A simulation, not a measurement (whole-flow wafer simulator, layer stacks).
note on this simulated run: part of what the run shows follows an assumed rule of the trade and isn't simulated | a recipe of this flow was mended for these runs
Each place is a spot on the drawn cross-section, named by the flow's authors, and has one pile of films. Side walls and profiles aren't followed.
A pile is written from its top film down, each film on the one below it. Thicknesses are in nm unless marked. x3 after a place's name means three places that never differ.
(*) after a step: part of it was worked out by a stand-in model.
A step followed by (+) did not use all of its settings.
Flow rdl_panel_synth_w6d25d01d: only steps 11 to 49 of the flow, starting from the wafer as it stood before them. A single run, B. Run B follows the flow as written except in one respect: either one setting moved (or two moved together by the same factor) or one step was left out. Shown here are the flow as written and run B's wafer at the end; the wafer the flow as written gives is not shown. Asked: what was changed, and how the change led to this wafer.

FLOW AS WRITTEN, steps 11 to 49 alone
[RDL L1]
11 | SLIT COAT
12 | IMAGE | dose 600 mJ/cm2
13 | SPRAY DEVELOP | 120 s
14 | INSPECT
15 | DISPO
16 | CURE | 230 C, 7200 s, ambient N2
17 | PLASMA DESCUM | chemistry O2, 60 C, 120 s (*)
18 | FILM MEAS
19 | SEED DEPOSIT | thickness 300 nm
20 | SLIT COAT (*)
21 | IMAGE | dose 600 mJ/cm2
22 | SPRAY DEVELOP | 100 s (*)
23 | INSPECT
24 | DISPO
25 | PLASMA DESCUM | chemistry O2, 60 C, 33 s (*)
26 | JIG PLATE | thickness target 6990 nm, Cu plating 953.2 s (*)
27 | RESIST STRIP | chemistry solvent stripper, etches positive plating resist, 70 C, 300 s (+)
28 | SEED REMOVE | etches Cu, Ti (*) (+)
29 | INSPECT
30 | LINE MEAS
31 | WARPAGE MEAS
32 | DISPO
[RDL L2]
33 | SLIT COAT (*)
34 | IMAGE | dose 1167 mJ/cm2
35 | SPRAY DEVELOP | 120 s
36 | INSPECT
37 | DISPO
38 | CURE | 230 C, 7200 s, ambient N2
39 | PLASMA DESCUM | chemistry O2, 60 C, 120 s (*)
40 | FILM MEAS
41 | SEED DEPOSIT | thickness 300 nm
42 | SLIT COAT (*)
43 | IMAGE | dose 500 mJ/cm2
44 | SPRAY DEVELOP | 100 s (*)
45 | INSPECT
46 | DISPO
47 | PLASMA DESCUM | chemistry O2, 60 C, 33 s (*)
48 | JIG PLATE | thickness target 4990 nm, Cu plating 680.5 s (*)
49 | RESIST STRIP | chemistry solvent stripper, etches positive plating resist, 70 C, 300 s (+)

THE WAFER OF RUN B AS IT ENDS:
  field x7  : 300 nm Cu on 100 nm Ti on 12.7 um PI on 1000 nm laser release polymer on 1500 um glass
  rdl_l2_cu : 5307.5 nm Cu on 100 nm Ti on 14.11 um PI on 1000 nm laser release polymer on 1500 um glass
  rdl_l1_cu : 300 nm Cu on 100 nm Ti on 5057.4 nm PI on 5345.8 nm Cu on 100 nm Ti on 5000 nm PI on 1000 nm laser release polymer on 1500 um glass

The reason: step 26, JIG PLATE: Cu plating 738.7 s was run, whereas the flow has Cu plating 953.2 s.

The path from the change to this, step by step:
  26 | JIG PLATE | thickness target 6990 nm, Cu plating 953.2 s (*)
      rdl_l1_cu, rdl_l1_via, rdl_l1_rim, rdl_l2_land, rdl_l2_via: +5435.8 Cu (in the flow as written it would be: +7014.2 Cu)
  33 | SLIT COAT (*)
      rdl_l1_space: +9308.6 PI (in the flow as written it would be: +10.38 um PI)
      field x7, rdl_l2_rim x3: +7698.4 PI (in the flow as written it would be: +8062.5 PI)
      (also at 5 further places)
  42 | SLIT COAT (*)
      rdl_l2_cu, rdl_l2_space: +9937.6 ILINE-POS-THICK-GRADE-A (new film) (in the flow as written it would be: +10.13 um ILINE-POS-THICK-GRADE-A (new film))
      rdl_l1_space: +10.3 um ILINE-POS-THICK-GRADE-A (new film) (in the flow as written it would be: +10.52 um ILINE-POS-THICK-GRADE-A (new film))
      (also at 3 further places)
  44 | SPRAY DEVELOP | 100 s (*)
      rdl_l2_cu: -9937.6 ILINE-POS-THICK-GRADE-A (all of it) (in the flow as written it would be: -10.13 um ILINE-POS-THICK-GRADE-A (all of it))
      rdl_l2_land: -7355.5 ILINE-POS-THICK-GRADE-A (all of it) (in the flow as written it would be: -7139.5 ILINE-POS-THICK-GRADE-A (all of it))
      (also at 1 further place)
  49 | RESIST STRIP | chemistry solvent stripper, etches positive plating resist, 70 C, 300 s (+)
      rdl_l2_space: -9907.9 ILINE-POS-THICK-GRADE-A (all of it) (in the flow as written it would be: -10.1 um ILINE-POS-THICK-GRADE-A (all of it))
      rdl_l1_space: -10.27 um ILINE-POS-THICK-GRADE-A (all of it) (in the flow as written it would be: -10.49 um ILINE-POS-THICK-GRADE-A (all of it))
      (also at 1 further place)
